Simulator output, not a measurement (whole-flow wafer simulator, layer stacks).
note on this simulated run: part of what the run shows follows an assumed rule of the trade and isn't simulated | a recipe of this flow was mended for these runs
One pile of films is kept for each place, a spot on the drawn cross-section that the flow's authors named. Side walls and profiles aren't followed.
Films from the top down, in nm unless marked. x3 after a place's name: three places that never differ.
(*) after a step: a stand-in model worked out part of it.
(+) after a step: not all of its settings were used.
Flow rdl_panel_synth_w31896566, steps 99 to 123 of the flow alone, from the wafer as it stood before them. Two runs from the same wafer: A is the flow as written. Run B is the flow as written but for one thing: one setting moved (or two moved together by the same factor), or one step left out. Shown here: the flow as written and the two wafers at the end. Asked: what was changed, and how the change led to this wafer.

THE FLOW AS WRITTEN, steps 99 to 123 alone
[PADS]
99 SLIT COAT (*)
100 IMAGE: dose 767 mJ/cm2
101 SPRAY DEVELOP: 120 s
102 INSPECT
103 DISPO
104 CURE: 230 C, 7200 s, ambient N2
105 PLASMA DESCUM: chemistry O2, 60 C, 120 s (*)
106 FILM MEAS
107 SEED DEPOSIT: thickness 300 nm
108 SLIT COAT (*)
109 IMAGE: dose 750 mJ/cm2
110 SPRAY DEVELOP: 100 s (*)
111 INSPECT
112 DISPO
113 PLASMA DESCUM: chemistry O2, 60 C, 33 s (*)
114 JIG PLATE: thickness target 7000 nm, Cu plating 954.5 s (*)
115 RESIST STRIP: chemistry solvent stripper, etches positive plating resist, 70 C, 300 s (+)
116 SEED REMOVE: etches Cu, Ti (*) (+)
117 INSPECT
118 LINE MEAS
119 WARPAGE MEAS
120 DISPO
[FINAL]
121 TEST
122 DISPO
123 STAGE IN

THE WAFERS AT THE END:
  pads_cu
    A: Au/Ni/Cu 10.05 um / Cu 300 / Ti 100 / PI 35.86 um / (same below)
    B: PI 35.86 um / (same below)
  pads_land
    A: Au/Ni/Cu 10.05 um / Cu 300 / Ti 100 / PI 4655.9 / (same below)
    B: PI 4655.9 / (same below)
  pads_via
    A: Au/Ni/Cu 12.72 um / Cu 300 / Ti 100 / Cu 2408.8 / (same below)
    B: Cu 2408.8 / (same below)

The cause: step 110, SPRAY DEVELOP: 100 s (*), was left out.

How the change led to this, step by step:
  113 PLASMA DESCUM: chemistry O2, 60 C, 33 s (*)
      pads_cu, pads_land, pads_via: A nothing | B ILINE-POS-THICK-GRADE-A -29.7
  114 JIG PLATE: thickness target 7000 nm, Cu plating 954.5 s (*)
      pads_cu, pads_land: A Au/Ni/Cu +10.05 um (new film) | B nothing
      pads_via: A Au/Ni/Cu +12.72 um (new film) | B nothing
  115 RESIST STRIP: chemistry solvent stripper, etches positive plating resist, 70 C, 300 s (+)
      pads_cu: A nothing | B ILINE-POS-THICK-GRADE-A -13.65 um (all of it)
      pads_land: A nothing | B ILINE-POS-THICK-GRADE-A -13.08 um (all of it)
      (and at 1 more place)
  116 SEED REMOVE: etches Cu, Ti (*) (+)
      pads_cu, pads_land, pads_via: A nothing | B Cu -300 (all of it), Ti -100 (all of it)
Counting metal films that touch as one body, pads_cu has 0 bodies; the flow as written gives 1 body.
Counting metal films that touch as one body, pads_land has 1 body; the flow as written gives 2 bodies (between them, from the top down: PI 4655.9).
